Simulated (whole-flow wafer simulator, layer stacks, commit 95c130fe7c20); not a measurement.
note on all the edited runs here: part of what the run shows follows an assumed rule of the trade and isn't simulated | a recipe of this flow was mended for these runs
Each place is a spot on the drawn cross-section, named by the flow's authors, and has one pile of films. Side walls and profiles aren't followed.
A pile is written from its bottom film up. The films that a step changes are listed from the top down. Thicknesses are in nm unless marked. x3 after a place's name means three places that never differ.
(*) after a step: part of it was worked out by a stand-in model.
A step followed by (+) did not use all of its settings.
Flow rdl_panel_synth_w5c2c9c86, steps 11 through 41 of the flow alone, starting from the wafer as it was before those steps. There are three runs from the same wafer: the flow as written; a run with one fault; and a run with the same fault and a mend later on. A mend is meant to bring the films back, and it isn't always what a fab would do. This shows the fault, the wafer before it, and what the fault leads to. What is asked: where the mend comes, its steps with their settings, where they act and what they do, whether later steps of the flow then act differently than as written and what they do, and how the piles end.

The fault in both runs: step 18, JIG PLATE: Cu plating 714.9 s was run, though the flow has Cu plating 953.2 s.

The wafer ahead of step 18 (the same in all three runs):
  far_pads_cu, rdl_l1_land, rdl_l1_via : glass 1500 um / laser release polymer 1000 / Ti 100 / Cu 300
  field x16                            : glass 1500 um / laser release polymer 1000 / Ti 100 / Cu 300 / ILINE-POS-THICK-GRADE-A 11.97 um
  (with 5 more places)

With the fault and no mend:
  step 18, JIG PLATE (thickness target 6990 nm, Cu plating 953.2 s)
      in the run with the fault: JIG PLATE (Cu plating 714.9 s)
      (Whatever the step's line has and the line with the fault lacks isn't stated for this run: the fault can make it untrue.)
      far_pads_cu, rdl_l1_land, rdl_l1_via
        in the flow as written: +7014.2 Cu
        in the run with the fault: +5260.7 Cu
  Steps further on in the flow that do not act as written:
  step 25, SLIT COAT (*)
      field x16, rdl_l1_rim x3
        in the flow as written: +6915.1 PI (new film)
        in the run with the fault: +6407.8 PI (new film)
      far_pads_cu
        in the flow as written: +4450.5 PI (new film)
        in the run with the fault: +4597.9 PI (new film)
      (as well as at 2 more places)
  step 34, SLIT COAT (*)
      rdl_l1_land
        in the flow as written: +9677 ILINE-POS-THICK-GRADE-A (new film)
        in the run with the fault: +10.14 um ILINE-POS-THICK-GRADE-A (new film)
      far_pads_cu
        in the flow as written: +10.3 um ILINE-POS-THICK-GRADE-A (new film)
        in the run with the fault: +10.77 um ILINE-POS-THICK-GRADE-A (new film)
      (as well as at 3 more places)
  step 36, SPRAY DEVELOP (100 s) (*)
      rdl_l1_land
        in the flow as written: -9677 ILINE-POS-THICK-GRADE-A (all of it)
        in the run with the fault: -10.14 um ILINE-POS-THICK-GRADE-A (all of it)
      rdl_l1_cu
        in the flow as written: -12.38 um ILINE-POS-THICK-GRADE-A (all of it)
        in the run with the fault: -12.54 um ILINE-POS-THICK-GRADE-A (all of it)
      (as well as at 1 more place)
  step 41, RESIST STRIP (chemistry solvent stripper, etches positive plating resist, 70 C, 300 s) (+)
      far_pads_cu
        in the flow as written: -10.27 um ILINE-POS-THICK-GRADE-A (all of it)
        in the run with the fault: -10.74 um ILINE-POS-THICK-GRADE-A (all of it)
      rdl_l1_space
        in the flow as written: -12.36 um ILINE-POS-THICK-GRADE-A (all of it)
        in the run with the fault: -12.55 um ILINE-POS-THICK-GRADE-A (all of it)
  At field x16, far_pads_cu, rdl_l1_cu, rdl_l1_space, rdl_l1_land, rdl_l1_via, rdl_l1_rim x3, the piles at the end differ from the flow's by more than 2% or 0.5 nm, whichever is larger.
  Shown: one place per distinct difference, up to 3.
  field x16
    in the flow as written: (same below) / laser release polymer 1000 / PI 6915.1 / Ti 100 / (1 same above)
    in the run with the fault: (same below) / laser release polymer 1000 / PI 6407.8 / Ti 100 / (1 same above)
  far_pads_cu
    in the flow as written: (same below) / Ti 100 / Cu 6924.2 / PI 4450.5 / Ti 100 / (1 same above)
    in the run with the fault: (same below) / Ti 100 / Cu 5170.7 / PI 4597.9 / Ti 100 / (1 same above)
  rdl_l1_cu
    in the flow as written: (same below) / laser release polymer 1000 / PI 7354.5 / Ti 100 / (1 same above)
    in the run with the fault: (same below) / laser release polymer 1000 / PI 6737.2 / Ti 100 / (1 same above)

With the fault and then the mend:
  After step 18 comes the mend.
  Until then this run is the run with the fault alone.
  step 18a, JIG PLATE (Cu plating 238.3 s) (the flow's step 18 again, with other settings)
      far_pads_cu, rdl_l1_land, rdl_l1_via
        +1753.6 Cu
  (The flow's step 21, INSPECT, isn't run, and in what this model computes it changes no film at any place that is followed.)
  Later steps of the flow that are run all act as written at every place that is followed.
  By the end, the piles equal the flow's at every place that both follow.
